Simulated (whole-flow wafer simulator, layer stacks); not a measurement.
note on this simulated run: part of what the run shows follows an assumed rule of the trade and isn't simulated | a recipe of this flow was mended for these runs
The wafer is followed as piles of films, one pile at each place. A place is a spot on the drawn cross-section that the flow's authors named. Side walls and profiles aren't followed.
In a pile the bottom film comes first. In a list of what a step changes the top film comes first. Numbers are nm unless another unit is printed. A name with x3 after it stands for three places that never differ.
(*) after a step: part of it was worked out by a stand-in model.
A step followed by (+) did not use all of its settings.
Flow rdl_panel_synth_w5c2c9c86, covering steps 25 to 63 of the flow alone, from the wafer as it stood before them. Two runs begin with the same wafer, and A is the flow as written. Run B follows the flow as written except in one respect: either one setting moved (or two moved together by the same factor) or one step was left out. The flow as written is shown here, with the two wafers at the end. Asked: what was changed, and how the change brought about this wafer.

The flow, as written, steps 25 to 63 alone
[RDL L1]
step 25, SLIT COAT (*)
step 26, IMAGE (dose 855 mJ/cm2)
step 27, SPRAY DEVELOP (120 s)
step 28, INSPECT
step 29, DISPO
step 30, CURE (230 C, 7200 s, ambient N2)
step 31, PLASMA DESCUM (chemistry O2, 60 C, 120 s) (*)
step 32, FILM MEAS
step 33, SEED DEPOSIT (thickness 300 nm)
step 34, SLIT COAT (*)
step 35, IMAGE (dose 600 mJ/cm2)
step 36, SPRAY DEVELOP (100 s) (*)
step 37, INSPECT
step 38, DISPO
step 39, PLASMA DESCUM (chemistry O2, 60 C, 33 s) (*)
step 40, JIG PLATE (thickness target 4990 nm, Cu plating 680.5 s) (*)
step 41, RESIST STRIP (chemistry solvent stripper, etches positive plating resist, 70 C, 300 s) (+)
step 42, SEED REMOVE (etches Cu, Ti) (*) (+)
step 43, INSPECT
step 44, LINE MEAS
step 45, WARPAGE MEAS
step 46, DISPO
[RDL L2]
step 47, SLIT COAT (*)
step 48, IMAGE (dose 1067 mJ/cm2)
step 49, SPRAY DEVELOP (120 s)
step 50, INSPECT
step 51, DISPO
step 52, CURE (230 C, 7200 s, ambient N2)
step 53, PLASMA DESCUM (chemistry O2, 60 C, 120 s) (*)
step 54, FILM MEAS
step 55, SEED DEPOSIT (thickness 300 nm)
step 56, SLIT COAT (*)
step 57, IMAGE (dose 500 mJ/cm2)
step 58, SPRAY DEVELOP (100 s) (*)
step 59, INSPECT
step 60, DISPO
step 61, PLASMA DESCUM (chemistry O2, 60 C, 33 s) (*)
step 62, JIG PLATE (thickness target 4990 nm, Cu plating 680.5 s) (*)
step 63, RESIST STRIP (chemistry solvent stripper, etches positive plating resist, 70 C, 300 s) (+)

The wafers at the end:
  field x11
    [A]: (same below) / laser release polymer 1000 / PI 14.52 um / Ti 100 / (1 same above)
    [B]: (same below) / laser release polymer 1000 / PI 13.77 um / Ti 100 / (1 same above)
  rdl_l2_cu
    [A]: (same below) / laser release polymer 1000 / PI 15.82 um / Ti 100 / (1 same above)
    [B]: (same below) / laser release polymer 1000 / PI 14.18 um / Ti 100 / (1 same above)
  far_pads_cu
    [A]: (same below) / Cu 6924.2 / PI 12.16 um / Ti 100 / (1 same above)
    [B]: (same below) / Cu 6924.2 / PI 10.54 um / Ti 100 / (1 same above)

Cause: step 40, JIG PLATE: Cu plating 220.5 s was run, whereas the flow has Cu plating 680.5 s.

How this came from the change, step by step:
  step 40, JIG PLATE (thickness target 4990 nm, Cu plating 680.5 s) (*)
      rdl_l1_cu, rdl_l1_land, rdl_l1_via, rdl_l1_rim, rdl_l2_land, rdl_l2_via: A +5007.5 Cu | B +1622.6 Cu
  step 47, SLIT COAT (*)
      field x11, rdl_l2_rim x3: A +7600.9 PI | B +6850.1 PI
      rdl_l2_cu, rdl_l2_space: A +8899.9 PI | B +7262.7 PI
      (and at 7 other places as well)
  step 56, SLIT COAT (*)
      rdl_l1_via: A +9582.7 ILINE-POS-THICK-GRADE-A (new film) | B +10.23 um ILINE-POS-THICK-GRADE-A (new film)
      far_pads_cu: A +9933.1 ILINE-POS-THICK-GRADE-A (new film) | B +9482 ILINE-POS-THICK-GRADE-A (new film)
      (and at 8 other places as well)
  step 58, SPRAY DEVELOP (100 s) (*)
      rdl_l2_cu: A -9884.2 ILINE-POS-THICK-GRADE-A (all of it) | B -9442.2 ILINE-POS-THICK-GRADE-A (all of it)
      rdl_l2_land: A -7416.3 ILINE-POS-THICK-GRADE-A (all of it) | B -7930.9 ILINE-POS-THICK-GRADE-A (all of it)
      (and at 1 other place as well)
  step 63, RESIST STRIP (chemistry solvent stripper, etches positive plating resist, 70 C, 300 s) (+)
      rdl_l1_via: A -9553 ILINE-POS-THICK-GRADE-A (all of it) | B -10.2 um ILINE-POS-THICK-GRADE-A (all of it)
      far_pads_cu: A -9903.4 ILINE-POS-THICK-GRADE-A (all of it) | B -9452.3 ILINE-POS-THICK-GRADE-A (all of it)
      (and at 5 other places as well)
